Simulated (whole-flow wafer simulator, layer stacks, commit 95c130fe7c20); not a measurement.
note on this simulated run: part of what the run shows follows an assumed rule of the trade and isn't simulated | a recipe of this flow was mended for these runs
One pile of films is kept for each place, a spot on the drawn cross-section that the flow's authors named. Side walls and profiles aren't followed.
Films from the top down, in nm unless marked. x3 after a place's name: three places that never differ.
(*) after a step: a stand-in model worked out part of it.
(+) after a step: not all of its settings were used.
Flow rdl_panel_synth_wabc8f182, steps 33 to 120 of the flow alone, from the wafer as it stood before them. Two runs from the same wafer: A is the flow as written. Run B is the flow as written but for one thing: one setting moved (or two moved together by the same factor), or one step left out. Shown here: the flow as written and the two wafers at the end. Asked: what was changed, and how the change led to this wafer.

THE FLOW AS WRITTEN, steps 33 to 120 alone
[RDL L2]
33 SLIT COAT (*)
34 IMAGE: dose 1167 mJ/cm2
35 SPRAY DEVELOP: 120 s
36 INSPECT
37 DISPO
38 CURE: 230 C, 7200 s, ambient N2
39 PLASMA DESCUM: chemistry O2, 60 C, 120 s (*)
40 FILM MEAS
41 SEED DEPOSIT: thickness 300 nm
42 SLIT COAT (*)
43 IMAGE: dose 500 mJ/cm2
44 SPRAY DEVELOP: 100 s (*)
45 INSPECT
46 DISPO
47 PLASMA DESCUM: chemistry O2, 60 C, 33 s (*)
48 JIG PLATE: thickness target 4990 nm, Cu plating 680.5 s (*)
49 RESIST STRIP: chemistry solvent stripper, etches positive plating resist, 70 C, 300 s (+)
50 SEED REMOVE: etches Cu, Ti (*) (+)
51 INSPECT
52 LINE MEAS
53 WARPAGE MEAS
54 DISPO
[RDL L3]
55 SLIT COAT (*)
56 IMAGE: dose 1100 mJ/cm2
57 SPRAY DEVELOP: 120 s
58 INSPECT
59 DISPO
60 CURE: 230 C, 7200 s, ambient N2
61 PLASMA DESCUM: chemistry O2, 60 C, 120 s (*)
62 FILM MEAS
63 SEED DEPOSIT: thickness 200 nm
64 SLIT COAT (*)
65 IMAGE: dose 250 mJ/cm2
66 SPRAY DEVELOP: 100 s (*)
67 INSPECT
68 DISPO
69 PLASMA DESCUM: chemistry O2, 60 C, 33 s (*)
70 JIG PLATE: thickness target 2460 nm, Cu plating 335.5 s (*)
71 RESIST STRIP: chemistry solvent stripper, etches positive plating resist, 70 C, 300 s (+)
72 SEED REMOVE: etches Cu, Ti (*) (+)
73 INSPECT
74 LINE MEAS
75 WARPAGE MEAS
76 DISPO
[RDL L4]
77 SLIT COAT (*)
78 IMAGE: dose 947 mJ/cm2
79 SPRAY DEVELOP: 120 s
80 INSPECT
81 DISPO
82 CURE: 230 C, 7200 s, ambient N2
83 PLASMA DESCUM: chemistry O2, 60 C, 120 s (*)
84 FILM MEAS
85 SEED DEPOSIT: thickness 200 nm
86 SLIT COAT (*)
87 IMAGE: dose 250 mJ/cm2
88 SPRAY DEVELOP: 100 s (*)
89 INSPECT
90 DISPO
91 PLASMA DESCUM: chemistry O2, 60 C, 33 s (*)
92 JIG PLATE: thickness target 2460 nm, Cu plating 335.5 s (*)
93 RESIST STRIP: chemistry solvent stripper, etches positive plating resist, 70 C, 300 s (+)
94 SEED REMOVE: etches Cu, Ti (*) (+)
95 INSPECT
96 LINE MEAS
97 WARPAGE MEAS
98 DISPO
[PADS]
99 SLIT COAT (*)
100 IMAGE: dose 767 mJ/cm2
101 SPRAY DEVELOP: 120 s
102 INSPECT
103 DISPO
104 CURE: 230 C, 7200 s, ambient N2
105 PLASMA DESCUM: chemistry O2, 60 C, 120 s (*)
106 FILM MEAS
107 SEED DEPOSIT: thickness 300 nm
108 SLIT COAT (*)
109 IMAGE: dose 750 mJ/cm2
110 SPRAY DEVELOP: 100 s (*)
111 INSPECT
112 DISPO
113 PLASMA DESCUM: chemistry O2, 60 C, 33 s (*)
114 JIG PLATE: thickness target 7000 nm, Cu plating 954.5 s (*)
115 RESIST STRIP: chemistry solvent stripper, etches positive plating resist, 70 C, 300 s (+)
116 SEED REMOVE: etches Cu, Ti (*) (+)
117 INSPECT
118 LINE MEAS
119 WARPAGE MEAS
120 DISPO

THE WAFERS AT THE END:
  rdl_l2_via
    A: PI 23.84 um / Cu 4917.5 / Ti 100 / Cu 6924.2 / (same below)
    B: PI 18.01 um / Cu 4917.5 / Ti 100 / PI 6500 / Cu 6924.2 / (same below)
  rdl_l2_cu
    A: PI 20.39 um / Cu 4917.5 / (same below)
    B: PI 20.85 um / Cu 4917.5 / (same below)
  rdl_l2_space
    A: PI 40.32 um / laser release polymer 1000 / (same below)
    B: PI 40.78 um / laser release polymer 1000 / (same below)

The cause: step 35, SPRAY DEVELOP: 120 s, was left out.

How the change led to this, step by step:
  42 SLIT COAT (*)
      rdl_l2_via: A ILINE-POS-THICK-GRADE-A +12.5 um (new film) | B ILINE-POS-THICK-GRADE-A +8868.5 (new film)
      rdl_l2_cu, rdl_l2_space: A ILINE-POS-THICK-GRADE-A +10.13 um (new film) | B ILINE-POS-THICK-GRADE-A +10.93 um (new film)
      (and at 2 more places)
  44 SPRAY DEVELOP: 100 s (*)
      rdl_l2_via: A ILINE-POS-THICK-GRADE-A -12.5 um (all of it) | B ILINE-POS-THICK-GRADE-A -8868.5 (all of it)
      rdl_l2_cu: A ILINE-POS-THICK-GRADE-A -10.13 um (all of it) | B ILINE-POS-THICK-GRADE-A -10.93 um (all of it)
      (and at 1 more place)
  49 RESIST STRIP: chemistry solvent stripper, etches positive plating resist, 70 C, 300 s (+)
      rdl_l2_space: A ILINE-POS-THICK-GRADE-A -10.1 um (all of it) | B ILINE-POS-THICK-GRADE-A -10.9 um (all of it)
      rdl_l1_rim: A ILINE-POS-THICK-GRADE-A -8208.7 (all of it) | B ILINE-POS-THICK-GRADE-A -9357.3 (all of it)
  55 SLIT COAT (*)
      rdl_l2_via: A PI +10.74 um (new film) | B PI +5653.3 (new film)
      rdl_l2_cu: A PI +5919.4 (new film) | B PI +6171.9 (new film)
      (and at 3 more places)
  64 SLIT COAT (*)
      rdl_l2_cu: A ILINE-POS-THICK-GRADE-A +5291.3 (new film) | B ILINE-POS-THICK-GRADE-A +5433.5 (new film)
      rdl_l2_space: A ILINE-POS-THICK-GRADE-A +5624.6 (new film) | B ILINE-POS-THICK-GRADE-A +5770.5 (new film)
      (and at 3 more places)
  71 RESIST STRIP: chemistry solvent stripper, etches positive plating resist, 70 C, 300 s (+)
      rdl_l2_cu: A ILINE-POS-THICK-GRADE-A -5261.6 (all of it) | B ILINE-POS-THICK-GRADE-A -5403.8 (all of it)
      rdl_l2_space: A ILINE-POS-THICK-GRADE-A -5594.9 (all of it) | B ILINE-POS-THICK-GRADE-A -5740.8 (all of it)
      (and at 3 more places)
  77 SLIT COAT (*)
      rdl_l2_land: A PI +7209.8 | B PI +7489.3
      rdl_l2_via: A PI +7515 | B PI +6942
  86 SLIT COAT (*)
      rdl_l2_via: A ILINE-POS-THICK-GRADE-A +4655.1 (new film) | B ILINE-POS-THICK-GRADE-A +4477.9 (new film)
  93 RESIST STRIP: chemistry solvent stripper, etches positive plating resist, 70 C, 300 s (+)
      rdl_l2_via: A ILINE-POS-THICK-GRADE-A -4625.4 (all of it) | B ILINE-POS-THICK-GRADE-A -4448.2 (all of it)
  99 SLIT COAT (*)
      rdl_l2_via: A PI +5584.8 | B PI +5419.4
  108 SLIT COAT (*)
      rdl_l2_cu, rdl_l2_space: A ILINE-POS-THICK-GRADE-A +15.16 um (new film) | B ILINE-POS-THICK-GRADE-A +15.21 um (new film)
      rdl_l1_rim: A ILINE-POS-THICK-GRADE-A +14.98 um (new film) | B ILINE-POS-THICK-GRADE-A +15 um (new film)
      (and at 2 more places)
  115 RESIST STRIP: chemistry solvent stripper, etches positive plating resist, 70 C, 300 s (+)
      rdl_l2_cu, rdl_l2_space: A ILINE-POS-THICK-GRADE-A -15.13 um (all of it) | B ILINE-POS-THICK-GRADE-A -15.18 um (all of it)
      rdl_l1_rim: A ILINE-POS-THICK-GRADE-A -14.95 um (all of it) | B ILINE-POS-THICK-GRADE-A -14.97 um (all of it)
      (and at 2 more places)
Counting metal films that touch as one body, rdl_l2_via has 2 bodies (between them, from the top down: PI 6500); the flow as written gives 1 body.
